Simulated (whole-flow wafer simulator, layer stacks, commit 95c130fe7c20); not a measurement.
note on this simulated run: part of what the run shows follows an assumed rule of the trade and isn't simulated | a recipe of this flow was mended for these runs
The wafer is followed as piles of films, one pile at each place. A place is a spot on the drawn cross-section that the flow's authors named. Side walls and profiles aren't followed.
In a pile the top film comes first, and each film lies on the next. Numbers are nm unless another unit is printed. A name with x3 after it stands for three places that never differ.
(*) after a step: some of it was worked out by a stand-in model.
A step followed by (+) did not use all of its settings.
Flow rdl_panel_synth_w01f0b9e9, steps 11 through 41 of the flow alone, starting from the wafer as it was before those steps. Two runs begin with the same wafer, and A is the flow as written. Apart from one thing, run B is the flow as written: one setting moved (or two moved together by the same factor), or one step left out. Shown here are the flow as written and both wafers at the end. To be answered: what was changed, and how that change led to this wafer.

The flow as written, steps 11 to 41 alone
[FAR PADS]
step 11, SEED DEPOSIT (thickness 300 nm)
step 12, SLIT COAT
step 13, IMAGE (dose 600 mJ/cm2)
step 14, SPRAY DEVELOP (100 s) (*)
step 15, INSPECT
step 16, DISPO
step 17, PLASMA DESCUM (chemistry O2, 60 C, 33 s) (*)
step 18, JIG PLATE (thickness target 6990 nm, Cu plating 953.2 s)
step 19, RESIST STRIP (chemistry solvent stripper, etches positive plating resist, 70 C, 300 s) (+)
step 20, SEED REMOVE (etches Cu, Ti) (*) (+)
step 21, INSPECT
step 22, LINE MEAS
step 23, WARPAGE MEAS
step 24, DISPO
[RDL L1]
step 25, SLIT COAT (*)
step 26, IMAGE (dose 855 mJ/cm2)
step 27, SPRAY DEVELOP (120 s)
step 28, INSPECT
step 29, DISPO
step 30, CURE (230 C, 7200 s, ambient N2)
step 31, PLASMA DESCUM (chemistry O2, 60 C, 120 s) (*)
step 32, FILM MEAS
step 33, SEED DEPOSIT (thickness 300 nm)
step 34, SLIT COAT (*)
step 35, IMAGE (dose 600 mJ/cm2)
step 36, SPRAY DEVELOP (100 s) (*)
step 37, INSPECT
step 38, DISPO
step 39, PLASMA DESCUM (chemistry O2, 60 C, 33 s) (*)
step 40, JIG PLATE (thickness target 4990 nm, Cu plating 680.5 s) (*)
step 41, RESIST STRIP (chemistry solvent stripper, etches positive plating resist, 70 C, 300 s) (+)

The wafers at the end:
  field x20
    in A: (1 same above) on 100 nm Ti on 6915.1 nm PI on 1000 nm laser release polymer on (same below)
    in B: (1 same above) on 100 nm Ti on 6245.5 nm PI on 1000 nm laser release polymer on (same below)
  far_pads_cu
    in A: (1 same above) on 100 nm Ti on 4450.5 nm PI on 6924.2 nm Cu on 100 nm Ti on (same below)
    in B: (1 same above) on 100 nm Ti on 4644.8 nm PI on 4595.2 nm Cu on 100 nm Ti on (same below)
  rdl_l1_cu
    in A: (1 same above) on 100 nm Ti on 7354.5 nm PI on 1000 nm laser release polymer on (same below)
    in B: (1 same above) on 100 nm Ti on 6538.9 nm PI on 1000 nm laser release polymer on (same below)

What caused this: step 18, JIG PLATE: Cu plating 636.7 s was run, whereas the flow has Cu plating 953.2 s.

How this came from the change, step by step:
  step 18, JIG PLATE (thickness target 6990 nm, Cu plating 953.2 s)
      far_pads_cu, rdl_l1_land, rdl_l1_via: A Cu gains 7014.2 | B Cu gains 4685.2
  step 25, SLIT COAT (*)
      field x20, rdl_l1_rim x3: A PI gains 6915.1 (new film) | B PI gains 6245.5 (new film)
      far_pads_cu: A PI gains 4450.5 (new film) | B PI gains 4644.8 (new film)
      (and at 2 other places as well)
  step 34, SLIT COAT (*)
      rdl_l1_land: A ILINE-POS-THICK-GRADE-A gains 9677 (new film) | B ILINE-POS-THICK-GRADE-A gains 10.09 um (new film)
      far_pads_cu: A ILINE-POS-THICK-GRADE-A gains 10.3 um (new film) | B ILINE-POS-THICK-GRADE-A gains 10.69 um (new film)
      (and at 3 other places as well)
  step 36, SPRAY DEVELOP (100 s) (*)
      rdl_l1_land: A ILINE-POS-THICK-GRADE-A loses 9677 (all of it) | B ILINE-POS-THICK-GRADE-A loses 10.09 um (all of it)
      rdl_l1_cu: A ILINE-POS-THICK-GRADE-A loses 12.38 um (all of it) | B ILINE-POS-THICK-GRADE-A loses 12.2 um (all of it)
      (and at 1 other place as well)
  step 41, RESIST STRIP (chemistry solvent stripper, etches positive plating resist, 70 C, 300 s) (+)
      far_pads_cu: A ILINE-POS-THICK-GRADE-A loses 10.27 um (all of it) | B ILINE-POS-THICK-GRADE-A loses 10.66 um (all of it)
      rdl_l1_space: A ILINE-POS-THICK-GRADE-A loses 12.36 um (all of it) | B ILINE-POS-THICK-GRADE-A loses 12.18 um (all of it)
